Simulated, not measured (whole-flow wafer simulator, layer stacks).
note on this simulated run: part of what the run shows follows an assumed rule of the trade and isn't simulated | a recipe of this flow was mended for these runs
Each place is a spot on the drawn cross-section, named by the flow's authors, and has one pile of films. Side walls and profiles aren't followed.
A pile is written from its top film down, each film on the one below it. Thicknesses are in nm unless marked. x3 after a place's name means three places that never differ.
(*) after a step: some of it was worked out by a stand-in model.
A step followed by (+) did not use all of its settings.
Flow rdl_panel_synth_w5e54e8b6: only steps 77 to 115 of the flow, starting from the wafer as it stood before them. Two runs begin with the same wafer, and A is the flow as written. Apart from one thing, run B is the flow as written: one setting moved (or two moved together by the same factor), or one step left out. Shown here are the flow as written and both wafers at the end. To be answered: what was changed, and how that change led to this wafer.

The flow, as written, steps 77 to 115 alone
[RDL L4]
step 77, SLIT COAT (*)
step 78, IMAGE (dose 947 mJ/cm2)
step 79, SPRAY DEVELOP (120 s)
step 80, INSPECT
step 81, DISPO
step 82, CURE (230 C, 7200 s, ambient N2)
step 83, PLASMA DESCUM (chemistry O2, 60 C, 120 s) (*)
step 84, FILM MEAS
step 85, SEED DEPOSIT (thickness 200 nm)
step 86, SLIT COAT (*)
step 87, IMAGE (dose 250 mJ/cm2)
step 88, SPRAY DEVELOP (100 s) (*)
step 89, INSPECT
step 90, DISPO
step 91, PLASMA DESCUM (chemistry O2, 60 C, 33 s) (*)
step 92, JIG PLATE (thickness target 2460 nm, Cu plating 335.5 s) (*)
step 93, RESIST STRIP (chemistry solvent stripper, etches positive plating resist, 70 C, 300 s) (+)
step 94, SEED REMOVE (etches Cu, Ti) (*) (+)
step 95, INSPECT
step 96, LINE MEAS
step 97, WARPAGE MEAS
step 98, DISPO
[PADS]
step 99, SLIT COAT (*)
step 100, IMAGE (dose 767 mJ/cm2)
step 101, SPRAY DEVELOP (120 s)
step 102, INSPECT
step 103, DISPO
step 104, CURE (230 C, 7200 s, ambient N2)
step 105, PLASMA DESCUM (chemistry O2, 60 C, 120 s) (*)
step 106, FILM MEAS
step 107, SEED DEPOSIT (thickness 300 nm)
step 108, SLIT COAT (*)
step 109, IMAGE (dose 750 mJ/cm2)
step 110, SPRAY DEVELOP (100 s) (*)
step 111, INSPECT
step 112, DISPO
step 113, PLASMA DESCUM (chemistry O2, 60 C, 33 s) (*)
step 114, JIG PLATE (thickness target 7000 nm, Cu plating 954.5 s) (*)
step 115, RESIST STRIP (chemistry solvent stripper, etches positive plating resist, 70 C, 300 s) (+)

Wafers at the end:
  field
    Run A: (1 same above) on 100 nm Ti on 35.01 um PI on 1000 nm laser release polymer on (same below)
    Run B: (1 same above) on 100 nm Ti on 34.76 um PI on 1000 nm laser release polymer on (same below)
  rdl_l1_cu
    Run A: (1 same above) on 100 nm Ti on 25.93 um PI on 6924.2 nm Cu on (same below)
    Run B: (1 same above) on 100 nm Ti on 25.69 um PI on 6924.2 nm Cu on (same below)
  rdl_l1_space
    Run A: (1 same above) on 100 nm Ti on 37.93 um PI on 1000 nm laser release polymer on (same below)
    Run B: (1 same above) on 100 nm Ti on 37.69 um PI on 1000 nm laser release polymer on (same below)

What caused this: step 92, JIG PLATE: Cu plating 247.3 s was run, whereas the flow has Cu plating 335.5 s.

Step by step, how the change led to this:
  step 92, JIG PLATE (thickness target 2460 nm, Cu plating 335.5 s) (*)
      rdl_l4_cu, rdl_l4_land, rdl_l4_via, pads_land, pads_via: A Cu gains 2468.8 | B Cu gains 1819.8
  step 99, SLIT COAT (*)
      field: A PI gains 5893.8 | B PI gains 5653.1
      rdl_l1_cu: A PI gains 5874.7 | B PI gains 5634.4
      (also at 18 further places)
  step 108, SLIT COAT (*)
      rdl_l4_cu: A ILINE-POS-THICK-GRADE-A gains 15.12 um (new film) | B ILINE-POS-THICK-GRADE-A gains 14.9 um (new film)
      rdl_l4_space: A ILINE-POS-THICK-GRADE-A gains 15.12 um (new film) | B ILINE-POS-THICK-GRADE-A gains 14.94 um (new film)
      (also at 6 further places)
  step 110, SPRAY DEVELOP (100 s) (*)
      pads_cu: A ILINE-POS-THICK-GRADE-A loses 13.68 um (all of it) | B ILINE-POS-THICK-GRADE-A loses 13.65 um (all of it)
      pads_land: A ILINE-POS-THICK-GRADE-A loses 13.11 um (all of it) | B ILINE-POS-THICK-GRADE-A loses 13.17 um (all of it)
      (also at 1 further place)
  step 115, RESIST STRIP (chemistry solvent stripper, etches positive plating resist, 70 C, 300 s) (+)
      rdl_l4_cu: A ILINE-POS-THICK-GRADE-A loses 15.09 um (all of it) | B ILINE-POS-THICK-GRADE-A loses 14.87 um (all of it)
      rdl_l4_space: A ILINE-POS-THICK-GRADE-A loses 15.09 um (all of it) | B ILINE-POS-THICK-GRADE-A loses 14.91 um (all of it)
      (also at 3 further places)
